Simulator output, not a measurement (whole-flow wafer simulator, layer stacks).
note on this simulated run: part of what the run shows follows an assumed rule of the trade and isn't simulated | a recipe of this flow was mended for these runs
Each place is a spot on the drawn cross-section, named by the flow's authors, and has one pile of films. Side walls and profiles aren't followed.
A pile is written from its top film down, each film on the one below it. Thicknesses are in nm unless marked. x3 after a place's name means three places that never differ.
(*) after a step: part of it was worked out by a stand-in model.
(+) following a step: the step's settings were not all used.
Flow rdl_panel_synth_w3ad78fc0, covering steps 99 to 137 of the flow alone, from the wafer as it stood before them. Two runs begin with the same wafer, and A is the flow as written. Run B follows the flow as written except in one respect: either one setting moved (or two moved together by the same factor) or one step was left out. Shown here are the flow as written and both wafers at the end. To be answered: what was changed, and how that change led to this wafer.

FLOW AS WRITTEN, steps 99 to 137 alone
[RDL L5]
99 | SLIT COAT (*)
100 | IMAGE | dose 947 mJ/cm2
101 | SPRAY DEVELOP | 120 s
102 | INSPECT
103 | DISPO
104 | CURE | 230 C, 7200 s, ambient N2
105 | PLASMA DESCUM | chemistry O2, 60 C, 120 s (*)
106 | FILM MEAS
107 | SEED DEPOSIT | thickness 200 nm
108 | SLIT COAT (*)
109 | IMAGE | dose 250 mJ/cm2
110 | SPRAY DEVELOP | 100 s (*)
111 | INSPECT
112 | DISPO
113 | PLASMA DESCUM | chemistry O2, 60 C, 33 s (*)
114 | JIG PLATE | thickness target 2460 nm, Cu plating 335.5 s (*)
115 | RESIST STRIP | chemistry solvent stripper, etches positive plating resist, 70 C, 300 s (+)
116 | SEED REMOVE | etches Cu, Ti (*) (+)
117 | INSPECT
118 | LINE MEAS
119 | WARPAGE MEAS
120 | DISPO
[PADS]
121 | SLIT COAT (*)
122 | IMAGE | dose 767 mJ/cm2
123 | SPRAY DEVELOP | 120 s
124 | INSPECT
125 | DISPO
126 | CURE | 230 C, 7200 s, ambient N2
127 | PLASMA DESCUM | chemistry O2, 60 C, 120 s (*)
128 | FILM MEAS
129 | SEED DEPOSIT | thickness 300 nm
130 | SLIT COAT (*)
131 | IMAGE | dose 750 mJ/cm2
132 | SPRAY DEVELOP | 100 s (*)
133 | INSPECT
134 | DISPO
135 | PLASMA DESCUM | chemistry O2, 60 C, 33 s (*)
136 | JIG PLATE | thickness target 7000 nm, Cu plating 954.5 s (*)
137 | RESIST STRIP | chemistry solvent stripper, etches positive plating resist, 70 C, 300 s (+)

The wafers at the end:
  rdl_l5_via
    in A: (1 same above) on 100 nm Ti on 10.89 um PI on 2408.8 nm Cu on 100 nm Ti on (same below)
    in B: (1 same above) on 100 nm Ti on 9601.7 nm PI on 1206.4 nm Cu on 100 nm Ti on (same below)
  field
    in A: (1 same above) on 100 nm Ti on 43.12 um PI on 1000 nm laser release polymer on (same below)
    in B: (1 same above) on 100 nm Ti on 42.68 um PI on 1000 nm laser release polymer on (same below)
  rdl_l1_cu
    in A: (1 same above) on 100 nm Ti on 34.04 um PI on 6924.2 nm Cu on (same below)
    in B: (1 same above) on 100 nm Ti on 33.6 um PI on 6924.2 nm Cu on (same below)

Cause: step 114, JIG PLATE: Cu plating 172.1 s was run, whereas the flow has Cu plating 335.5 s.

Step by step, how the change led to this:
  114 | JIG PLATE | thickness target 2460 nm, Cu plating 335.5 s (*)
      rdl_l5_cu, rdl_l5_land, rdl_l5_via, pads_land, pads_via: A +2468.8 Cu | B +1266.4 Cu
  121 | SLIT COAT (*)
      rdl_l5_via: A +10.89 um PI (new film) | B +9601.7 PI (new film)
      field: A +5893.8 PI | B +5453.3 PI
      (and at 23 other places as well)
  130 | SLIT COAT (*)
      rdl_l2_cu, rdl_l2_space: A +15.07 um ILINE-POS-THICK-GRADE-A (new film) | B +15.08 um ILINE-POS-THICK-GRADE-A (new film)
      rdl_l2_land: A +14.93 um ILINE-POS-THICK-GRADE-A (new film) | B +14.92 um ILINE-POS-THICK-GRADE-A (new film)
      (and at 9 other places as well)
  132 | SPRAY DEVELOP | 100 s (*)
      pads_cu: A -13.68 um ILINE-POS-THICK-GRADE-A (all of it) | B -13.62 um ILINE-POS-THICK-GRADE-A (all of it)
      pads_land: A -13.11 um ILINE-POS-THICK-GRADE-A (all of it) | B -13.22 um ILINE-POS-THICK-GRADE-A (all of it)
      (and at 1 other place as well)
  137 | RESIST STRIP | chemistry solvent stripper, etches positive plating resist, 70 C, 300 s (+)
      rdl_l2_via: A -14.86 um ILINE-POS-THICK-GRADE-A (all of it) | B -14.85 um ILINE-POS-THICK-GRADE-A (all of it)
      rdl_l5_cu: A -15.09 um ILINE-POS-THICK-GRADE-A (all of it) | B -14.67 um ILINE-POS-THICK-GRADE-A (all of it)
      (and at 4 other places as well)
